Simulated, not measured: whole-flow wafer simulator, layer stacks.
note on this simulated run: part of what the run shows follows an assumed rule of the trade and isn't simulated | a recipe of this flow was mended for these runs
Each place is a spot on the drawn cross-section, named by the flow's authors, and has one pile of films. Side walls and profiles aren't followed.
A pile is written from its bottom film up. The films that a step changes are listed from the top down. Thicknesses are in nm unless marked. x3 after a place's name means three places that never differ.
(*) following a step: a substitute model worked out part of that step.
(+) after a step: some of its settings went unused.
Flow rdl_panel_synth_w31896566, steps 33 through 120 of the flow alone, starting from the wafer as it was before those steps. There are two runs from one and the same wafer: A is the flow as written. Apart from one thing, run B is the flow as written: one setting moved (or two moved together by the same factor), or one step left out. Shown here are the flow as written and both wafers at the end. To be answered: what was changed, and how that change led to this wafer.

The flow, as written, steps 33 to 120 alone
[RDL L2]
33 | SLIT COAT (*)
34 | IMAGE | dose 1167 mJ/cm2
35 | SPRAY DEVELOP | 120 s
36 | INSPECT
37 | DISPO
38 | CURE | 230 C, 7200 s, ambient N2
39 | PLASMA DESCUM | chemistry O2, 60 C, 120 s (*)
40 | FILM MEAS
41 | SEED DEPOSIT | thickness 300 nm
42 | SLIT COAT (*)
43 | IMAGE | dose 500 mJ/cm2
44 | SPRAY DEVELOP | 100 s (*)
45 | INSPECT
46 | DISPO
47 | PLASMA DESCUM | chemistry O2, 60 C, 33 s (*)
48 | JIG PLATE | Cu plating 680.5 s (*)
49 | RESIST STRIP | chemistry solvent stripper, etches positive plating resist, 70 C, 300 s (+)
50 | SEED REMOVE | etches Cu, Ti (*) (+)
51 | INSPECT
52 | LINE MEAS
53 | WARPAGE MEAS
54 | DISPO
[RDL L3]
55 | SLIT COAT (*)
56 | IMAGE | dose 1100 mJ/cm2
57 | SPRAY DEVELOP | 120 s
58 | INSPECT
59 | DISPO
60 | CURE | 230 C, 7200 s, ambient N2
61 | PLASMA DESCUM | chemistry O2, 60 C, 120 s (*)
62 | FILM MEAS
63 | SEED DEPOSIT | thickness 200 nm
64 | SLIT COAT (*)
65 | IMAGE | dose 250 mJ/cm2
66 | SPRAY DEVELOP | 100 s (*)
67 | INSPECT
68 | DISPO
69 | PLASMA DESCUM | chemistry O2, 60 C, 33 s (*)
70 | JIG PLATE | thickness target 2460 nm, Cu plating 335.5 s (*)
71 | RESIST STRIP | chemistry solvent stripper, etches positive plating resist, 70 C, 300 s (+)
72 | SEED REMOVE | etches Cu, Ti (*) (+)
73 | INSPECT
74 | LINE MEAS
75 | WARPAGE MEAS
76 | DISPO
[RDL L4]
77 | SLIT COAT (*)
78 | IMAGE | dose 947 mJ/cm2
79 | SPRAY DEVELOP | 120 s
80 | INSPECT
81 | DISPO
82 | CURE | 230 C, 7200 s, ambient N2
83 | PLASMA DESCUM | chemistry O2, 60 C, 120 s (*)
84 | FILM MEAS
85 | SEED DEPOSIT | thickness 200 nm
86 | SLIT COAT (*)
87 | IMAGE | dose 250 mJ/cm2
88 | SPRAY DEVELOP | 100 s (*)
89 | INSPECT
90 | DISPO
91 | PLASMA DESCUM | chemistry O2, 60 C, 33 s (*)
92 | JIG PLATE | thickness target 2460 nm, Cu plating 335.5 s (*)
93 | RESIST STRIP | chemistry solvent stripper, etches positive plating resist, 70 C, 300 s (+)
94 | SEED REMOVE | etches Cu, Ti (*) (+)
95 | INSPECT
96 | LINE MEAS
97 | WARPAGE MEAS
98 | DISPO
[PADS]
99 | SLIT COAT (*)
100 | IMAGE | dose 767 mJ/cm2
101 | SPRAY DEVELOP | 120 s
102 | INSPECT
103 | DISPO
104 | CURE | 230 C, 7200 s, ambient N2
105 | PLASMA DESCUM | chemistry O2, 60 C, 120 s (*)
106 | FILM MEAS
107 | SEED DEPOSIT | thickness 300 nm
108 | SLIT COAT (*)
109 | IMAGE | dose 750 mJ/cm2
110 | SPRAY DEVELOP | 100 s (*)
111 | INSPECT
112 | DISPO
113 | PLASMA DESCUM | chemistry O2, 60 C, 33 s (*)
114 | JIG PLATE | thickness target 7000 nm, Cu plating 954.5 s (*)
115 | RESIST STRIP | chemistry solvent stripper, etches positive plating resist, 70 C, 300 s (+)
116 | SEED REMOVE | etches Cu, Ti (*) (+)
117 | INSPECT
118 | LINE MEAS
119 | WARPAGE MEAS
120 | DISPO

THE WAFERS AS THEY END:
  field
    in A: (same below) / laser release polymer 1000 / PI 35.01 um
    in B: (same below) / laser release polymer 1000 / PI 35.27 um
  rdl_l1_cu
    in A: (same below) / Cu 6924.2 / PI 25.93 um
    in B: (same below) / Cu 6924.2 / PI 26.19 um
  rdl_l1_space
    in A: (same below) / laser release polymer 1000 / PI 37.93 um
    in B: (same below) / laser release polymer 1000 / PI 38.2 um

Cause: step 48, JIG PLATE: Cu plating 789.4 s was run, while the flow as written has Cu plating 680.5 s.

Step by step, how the change led to this:
  48 | JIG PLATE | Cu plating 680.5 s (*)
      rdl_l2_cu, rdl_l2_land, rdl_l2_via, rdl_l2_rim, rdl_l3_land, rdl_l3_via: A +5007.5 Cu | B +5808.9 Cu
  55 | SLIT COAT (*)
      rdl_l3_cu, rdl_l3_space: A +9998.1 PI | B +10.63 um PI
      field, rdl_l4_cu, rdl_l4_space and 6 more: A +7936.4 PI | B +8196.6 PI
      (and at 7 other places as well)
  64 | SLIT COAT (*)
      rdl_l1_rim: A +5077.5 ILINE-POS-THICK-GRADE-A (new film) | B +5209.1 ILINE-POS-THICK-GRADE-A (new film)
      rdl_l2_via: A +4385.9 ILINE-POS-THICK-GRADE-A (new film) | B +4141.9 ILINE-POS-THICK-GRADE-A (new film)
  71 | RESIST STRIP | chemistry solvent stripper, etches positive plating resist, 70 C, 300 s (+)
      rdl_l1_rim: A -5047.8 ILINE-POS-THICK-GRADE-A (all of it) | B -5179.4 ILINE-POS-THICK-GRADE-A (all of it)
      rdl_l2_via: A -4356.2 ILINE-POS-THICK-GRADE-A (all of it) | B -4112.2 ILINE-POS-THICK-GRADE-A (all of it)
  77 | SLIT COAT (*)
      rdl_l2_via: A +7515 PI | B +7262.6 PI
      rdl_l3_via: A +11.89 um PI (new film) | B +11.78 um PI (new film)
  86 | SLIT COAT (*)
      rdl_l2_via: A +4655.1 ILINE-POS-THICK-GRADE-A (new film) | B +4555.9 ILINE-POS-THICK-GRADE-A (new film)
  93 | RESIST STRIP | chemistry solvent stripper, etches positive plating resist, 70 C, 300 s (+)
      rdl_l2_via: A -4625.4 ILINE-POS-THICK-GRADE-A (all of it) | B -4526.2 ILINE-POS-THICK-GRADE-A (all of it)
  108 | SLIT COAT (*)
      rdl_l2_cu, rdl_l2_space: A +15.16 um ILINE-POS-THICK-GRADE-A (new film) | B +15.19 um ILINE-POS-THICK-GRADE-A (new film)
      rdl_l2_land: A +14.84 um ILINE-POS-THICK-GRADE-A (new film) | B +14.81 um ILINE-POS-THICK-GRADE-A (new film)
      (and at 5 other places as well)
  115 | RESIST STRIP | chemistry solvent stripper, etches positive plating resist, 70 C, 300 s (+)
      rdl_l2_cu, rdl_l2_space: A -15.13 um ILINE-POS-THICK-GRADE-A (all of it) | B -15.16 um ILINE-POS-THICK-GRADE-A (all of it)
      rdl_l2_land: A -14.81 um ILINE-POS-THICK-GRADE-A (all of it) | B -14.78 um ILINE-POS-THICK-GRADE-A (all of it)
      (and at 5 other places as well)
